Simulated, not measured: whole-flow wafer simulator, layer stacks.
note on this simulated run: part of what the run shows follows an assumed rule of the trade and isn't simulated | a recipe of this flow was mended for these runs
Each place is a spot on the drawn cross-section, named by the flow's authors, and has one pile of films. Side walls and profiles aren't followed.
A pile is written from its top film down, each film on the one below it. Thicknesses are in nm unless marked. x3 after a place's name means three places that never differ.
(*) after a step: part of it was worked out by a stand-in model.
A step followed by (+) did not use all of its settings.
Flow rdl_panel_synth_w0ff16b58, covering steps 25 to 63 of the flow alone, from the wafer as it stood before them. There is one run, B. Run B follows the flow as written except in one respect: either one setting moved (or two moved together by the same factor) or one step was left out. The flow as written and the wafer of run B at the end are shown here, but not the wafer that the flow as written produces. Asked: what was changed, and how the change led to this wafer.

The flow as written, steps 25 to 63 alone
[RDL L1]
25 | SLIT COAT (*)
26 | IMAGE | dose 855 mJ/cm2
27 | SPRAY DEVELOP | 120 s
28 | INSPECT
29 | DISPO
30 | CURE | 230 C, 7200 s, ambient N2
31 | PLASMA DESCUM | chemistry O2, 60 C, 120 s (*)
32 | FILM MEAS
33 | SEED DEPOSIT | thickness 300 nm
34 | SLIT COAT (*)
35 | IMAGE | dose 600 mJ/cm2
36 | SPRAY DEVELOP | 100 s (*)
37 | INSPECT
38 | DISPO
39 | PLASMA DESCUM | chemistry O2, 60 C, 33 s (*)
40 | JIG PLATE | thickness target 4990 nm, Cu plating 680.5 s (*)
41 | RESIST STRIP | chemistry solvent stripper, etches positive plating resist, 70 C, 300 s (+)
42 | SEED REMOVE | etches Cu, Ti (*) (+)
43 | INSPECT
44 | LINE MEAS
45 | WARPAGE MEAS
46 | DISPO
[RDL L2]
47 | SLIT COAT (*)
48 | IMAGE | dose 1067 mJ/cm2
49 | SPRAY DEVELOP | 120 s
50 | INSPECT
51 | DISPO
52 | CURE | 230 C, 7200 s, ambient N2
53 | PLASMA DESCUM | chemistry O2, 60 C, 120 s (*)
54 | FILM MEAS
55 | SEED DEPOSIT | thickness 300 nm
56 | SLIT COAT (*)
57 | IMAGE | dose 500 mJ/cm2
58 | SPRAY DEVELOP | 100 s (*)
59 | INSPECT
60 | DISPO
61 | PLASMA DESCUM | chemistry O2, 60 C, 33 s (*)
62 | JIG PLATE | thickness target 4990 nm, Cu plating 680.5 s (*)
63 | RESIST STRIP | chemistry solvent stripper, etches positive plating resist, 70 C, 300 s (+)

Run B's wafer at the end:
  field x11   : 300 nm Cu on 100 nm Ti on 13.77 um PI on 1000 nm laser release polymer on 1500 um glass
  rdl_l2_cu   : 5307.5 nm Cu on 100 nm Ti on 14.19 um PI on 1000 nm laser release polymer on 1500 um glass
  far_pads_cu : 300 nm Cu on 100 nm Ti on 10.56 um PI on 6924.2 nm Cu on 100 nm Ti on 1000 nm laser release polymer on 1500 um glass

The reason: step 40, JIG PLATE: Cu plating 224.6 s was run, whereas the flow has Cu plating 680.5 s.

Step by step, how the change led to this:
  40 | JIG PLATE | thickness target 4990 nm, Cu plating 680.5 s (*)
      rdl_l1_cu, rdl_l1_land, rdl_l1_via, rdl_l1_rim, rdl_l2_land, rdl_l2_via: +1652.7 Cu (it would be, as written: +5007.5 Cu)
  47 | SLIT COAT (*)
      field x11, rdl_l2_rim x3: +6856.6 PI (it would be, as written: +7600.9 PI)
      rdl_l2_cu, rdl_l2_space: +7277 PI (it would be, as written: +8899.9 PI)
      (and at 7 other places as well)
  56 | SLIT COAT (*)
      rdl_l1_via: +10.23 um ILINE-POS-THICK-GRADE-A (new film) (it would be, as written: +9582.7 ILINE-POS-THICK-GRADE-A (new film))
      far_pads_cu: +9486 ILINE-POS-THICK-GRADE-A (new film) (it would be, as written: +9933.1 ILINE-POS-THICK-GRADE-A (new film))
      (and at 8 other places as well)
  58 | SPRAY DEVELOP | 100 s (*)
      rdl_l2_cu: -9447 ILINE-POS-THICK-GRADE-A (all of it) (it would be, as written: -9884.2 ILINE-POS-THICK-GRADE-A (all of it))
      rdl_l2_land: -7926 ILINE-POS-THICK-GRADE-A (all of it) (it would be, as written: -7416.3 ILINE-POS-THICK-GRADE-A (all of it))
      (and at 1 other place as well)
  63 | RESIST STRIP | chemistry solvent stripper, etches positive plating resist, 70 C, 300 s (+)
      rdl_l1_via: -10.2 um ILINE-POS-THICK-GRADE-A (all of it) (it would be, as written: -9553 ILINE-POS-THICK-GRADE-A (all of it))
      far_pads_cu: -9456.3 ILINE-POS-THICK-GRADE-A (all of it) (it would be, as written: -9903.4 ILINE-POS-THICK-GRADE-A (all of it))
      (and at 5 other places as well)
